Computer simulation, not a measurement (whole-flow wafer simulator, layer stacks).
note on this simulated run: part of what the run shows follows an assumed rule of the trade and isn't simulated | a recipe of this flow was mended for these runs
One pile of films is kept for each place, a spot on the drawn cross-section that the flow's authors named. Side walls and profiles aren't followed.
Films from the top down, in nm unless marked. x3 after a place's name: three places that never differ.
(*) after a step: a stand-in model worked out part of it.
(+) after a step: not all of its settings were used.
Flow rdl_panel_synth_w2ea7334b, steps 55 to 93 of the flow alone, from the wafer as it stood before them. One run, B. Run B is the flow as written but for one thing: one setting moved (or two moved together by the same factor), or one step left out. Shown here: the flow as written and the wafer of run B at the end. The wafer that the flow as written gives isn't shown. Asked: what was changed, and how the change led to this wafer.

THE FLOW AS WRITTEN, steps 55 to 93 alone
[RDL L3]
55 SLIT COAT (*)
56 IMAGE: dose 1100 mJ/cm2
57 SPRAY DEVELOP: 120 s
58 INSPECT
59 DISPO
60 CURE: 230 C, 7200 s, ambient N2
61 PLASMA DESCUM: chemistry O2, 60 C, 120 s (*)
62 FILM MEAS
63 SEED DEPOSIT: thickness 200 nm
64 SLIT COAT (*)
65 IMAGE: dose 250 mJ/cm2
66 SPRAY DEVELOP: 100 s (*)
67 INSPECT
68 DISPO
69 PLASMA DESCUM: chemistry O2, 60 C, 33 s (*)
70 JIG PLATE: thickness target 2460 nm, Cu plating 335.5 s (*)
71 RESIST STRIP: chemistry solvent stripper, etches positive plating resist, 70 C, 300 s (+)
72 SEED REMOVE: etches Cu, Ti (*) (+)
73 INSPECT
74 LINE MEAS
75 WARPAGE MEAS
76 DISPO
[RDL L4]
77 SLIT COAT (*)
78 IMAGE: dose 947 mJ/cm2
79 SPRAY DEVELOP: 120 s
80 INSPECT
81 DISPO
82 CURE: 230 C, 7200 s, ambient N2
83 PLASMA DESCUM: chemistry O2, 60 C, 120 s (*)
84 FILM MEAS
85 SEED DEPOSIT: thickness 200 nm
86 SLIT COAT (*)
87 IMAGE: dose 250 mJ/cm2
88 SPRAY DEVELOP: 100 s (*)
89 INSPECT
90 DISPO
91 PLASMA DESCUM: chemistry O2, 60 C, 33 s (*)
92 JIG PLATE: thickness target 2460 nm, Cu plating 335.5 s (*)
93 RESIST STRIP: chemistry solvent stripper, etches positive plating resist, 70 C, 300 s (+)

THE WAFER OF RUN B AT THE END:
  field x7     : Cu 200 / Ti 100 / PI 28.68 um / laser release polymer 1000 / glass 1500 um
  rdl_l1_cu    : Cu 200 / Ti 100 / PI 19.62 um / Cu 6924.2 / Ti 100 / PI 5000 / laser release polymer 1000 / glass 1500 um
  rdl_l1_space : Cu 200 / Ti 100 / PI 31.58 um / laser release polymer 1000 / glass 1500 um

The cause: step 70, JIG PLATE: Cu plating 248.3 s was run, where the flow has Cu plating 335.5 s.

How the change led to this, step by step:
  70 JIG PLATE: thickness target 2460 nm, Cu plating 335.5 s (*)
      rdl_l3_cu, rdl_l3_land, rdl_l3_via, rdl_l4_land, rdl_l4_via: Cu +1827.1 (as written it would be: Cu +2468.8)
  77 SLIT COAT (*)
      field x7, rdl_l5_land x2: PI +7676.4 (as written it would be: PI +8112.6)
      rdl_l1_cu: PI +7545.3 (as written it would be: PI +7979.2)
      (and at 13 more places)
  86 SLIT COAT (*)
      rdl_l3_land: ILINE-POS-THICK-GRADE-A +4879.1 (new film) (as written it would be: ILINE-POS-THICK-GRADE-A +4693.2 (new film))
      rdl_l3_via: ILINE-POS-THICK-GRADE-A +4870.3 (new film) (as written it would be: ILINE-POS-THICK-GRADE-A +4627.8 (new film))
  93 RESIST STRIP: chemistry solvent stripper, etches positive plating resist, 70 C, 300 s (+)
      rdl_l3_land: ILINE-POS-THICK-GRADE-A -4849.4 (all of it) (as written it would be: ILINE-POS-THICK-GRADE-A -4663.5 (all of it))
      rdl_l3_via: ILINE-POS-THICK-GRADE-A -4840.6 (all of it) (as written it would be: ILINE-POS-THICK-GRADE-A -4598.1 (all of it))
